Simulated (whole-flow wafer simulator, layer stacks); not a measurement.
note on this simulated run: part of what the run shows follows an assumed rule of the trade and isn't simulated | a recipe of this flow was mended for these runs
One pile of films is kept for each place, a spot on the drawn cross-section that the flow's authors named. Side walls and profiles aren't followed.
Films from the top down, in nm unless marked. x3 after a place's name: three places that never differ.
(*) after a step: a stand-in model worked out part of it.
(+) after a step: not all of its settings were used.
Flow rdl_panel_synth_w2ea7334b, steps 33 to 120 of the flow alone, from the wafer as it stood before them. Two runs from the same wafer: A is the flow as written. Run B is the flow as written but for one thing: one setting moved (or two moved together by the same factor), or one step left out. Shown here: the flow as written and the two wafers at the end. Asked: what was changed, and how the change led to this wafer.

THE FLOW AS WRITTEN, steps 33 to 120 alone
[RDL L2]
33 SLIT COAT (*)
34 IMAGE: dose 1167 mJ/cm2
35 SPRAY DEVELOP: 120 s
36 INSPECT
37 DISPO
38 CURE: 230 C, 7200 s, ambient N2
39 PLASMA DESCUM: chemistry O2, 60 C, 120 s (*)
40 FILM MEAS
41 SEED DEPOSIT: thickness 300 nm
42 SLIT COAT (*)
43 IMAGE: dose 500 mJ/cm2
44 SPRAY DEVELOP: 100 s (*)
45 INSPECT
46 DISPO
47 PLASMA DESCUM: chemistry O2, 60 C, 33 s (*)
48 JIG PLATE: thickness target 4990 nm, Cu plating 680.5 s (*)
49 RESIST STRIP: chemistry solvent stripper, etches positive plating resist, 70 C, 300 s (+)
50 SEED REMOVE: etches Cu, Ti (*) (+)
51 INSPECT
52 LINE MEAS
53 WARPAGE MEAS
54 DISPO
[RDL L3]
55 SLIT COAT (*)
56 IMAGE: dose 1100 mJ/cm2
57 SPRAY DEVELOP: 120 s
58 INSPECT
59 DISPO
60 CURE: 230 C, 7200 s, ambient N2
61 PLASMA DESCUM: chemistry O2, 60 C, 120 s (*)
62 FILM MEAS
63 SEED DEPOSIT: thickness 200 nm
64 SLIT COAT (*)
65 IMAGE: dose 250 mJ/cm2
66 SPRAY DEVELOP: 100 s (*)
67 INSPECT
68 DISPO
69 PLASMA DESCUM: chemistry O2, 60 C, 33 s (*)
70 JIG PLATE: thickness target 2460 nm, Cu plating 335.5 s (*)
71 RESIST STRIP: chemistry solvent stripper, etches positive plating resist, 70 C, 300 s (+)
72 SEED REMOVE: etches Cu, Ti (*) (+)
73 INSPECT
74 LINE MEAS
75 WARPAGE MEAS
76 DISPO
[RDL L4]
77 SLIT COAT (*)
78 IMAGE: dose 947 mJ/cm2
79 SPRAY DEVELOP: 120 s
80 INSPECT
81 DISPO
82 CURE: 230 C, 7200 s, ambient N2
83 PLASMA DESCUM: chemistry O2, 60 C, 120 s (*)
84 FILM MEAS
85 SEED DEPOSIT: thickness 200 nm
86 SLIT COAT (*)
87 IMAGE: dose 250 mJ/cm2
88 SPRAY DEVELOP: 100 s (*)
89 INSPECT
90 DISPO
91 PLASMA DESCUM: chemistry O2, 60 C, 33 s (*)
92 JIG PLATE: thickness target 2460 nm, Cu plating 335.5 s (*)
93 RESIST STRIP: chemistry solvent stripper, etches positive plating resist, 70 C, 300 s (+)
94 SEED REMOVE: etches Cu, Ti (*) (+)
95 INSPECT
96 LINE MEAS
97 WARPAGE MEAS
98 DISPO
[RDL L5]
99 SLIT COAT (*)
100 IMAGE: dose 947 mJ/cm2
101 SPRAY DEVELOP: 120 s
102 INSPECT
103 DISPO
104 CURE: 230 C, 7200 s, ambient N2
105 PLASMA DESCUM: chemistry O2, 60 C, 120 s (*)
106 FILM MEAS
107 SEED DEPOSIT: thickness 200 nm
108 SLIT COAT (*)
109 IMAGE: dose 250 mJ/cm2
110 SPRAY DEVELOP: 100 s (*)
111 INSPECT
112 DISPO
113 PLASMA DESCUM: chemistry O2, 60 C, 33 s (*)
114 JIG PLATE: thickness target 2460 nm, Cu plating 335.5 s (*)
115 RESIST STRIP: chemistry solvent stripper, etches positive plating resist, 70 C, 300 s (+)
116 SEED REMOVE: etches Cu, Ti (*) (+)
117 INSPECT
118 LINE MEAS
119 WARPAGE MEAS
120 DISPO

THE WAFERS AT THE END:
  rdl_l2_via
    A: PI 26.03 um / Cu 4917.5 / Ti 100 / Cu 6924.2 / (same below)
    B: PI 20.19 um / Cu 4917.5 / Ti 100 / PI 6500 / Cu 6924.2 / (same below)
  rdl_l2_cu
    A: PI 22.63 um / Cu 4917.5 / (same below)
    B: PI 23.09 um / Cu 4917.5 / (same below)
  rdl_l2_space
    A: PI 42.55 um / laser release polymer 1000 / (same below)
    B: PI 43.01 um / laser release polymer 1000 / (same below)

The cause: step 35, SPRAY DEVELOP: 120 s, was left out.

How the change led to this, step by step:
  42 SLIT COAT (*)
      rdl_l2_via: A ILINE-POS-THICK-GRADE-A +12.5 um (new film) | B ILINE-POS-THICK-GRADE-A +8868.5 (new film)
      rdl_l2_cu, rdl_l2_space: A ILINE-POS-THICK-GRADE-A +10.13 um (new film) | B ILINE-POS-THICK-GRADE-A +10.93 um (new film)
      (and at 2 more places)
  44 SPRAY DEVELOP: 100 s (*)
      rdl_l2_via: A ILINE-POS-THICK-GRADE-A -12.5 um (all of it) | B ILINE-POS-THICK-GRADE-A -8868.5 (all of it)
      rdl_l2_cu: A ILINE-POS-THICK-GRADE-A -10.13 um (all of it) | B ILINE-POS-THICK-GRADE-A -10.93 um (all of it)
      (and at 1 more place)
  49 RESIST STRIP: chemistry solvent stripper, etches positive plating resist, 70 C, 300 s (+)
      rdl_l2_space: A ILINE-POS-THICK-GRADE-A -10.1 um (all of it) | B ILINE-POS-THICK-GRADE-A -10.9 um (all of it)
      rdl_l1_rim: A ILINE-POS-THICK-GRADE-A -8208.7 (all of it) | B ILINE-POS-THICK-GRADE-A -9357.3 (all of it)
  55 SLIT COAT (*)
      rdl_l2_via: A PI +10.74 um (new film) | B PI +5653.3 (new film)
      rdl_l2_cu: A PI +5919.4 (new film) | B PI +6171.9 (new film)
      (and at 3 more places)
  64 SLIT COAT (*)
      rdl_l2_cu: A ILINE-POS-THICK-GRADE-A +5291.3 (new film) | B ILINE-POS-THICK-GRADE-A +5433.5 (new film)
      rdl_l2_space: A ILINE-POS-THICK-GRADE-A +5624.6 (new film) | B ILINE-POS-THICK-GRADE-A +5770.5 (new film)
      (and at 3 more places)
  71 RESIST STRIP: chemistry solvent stripper, etches positive plating resist, 70 C, 300 s (+)
      rdl_l2_cu: A ILINE-POS-THICK-GRADE-A -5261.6 (all of it) | B ILINE-POS-THICK-GRADE-A -5403.8 (all of it)
      rdl_l2_space: A ILINE-POS-THICK-GRADE-A -5594.9 (all of it) | B ILINE-POS-THICK-GRADE-A -5740.8 (all of it)
      (and at 3 more places)
  77 SLIT COAT (*)
      rdl_l2_land: A PI +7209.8 | B PI +7489.3
      rdl_l2_via: A PI +7515 | B PI +6942
  86 SLIT COAT (*)
      rdl_l2_via: A ILINE-POS-THICK-GRADE-A +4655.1 (new film) | B ILINE-POS-THICK-GRADE-A +4477.9 (new film)
  93 RESIST STRIP: chemistry solvent stripper, etches positive plating resist, 70 C, 300 s (+)
      rdl_l2_via: A ILINE-POS-THICK-GRADE-A -4625.4 (all of it) | B ILINE-POS-THICK-GRADE-A -4448.2 (all of it)
  99 SLIT COAT (*)
      rdl_l2_via: A PI +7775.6 | B PI +7594.4
Counting metal films that touch as one body, rdl_l2_via has 2 bodies (between them, from the top down: PI 6500); the flow as written gives 1 body.
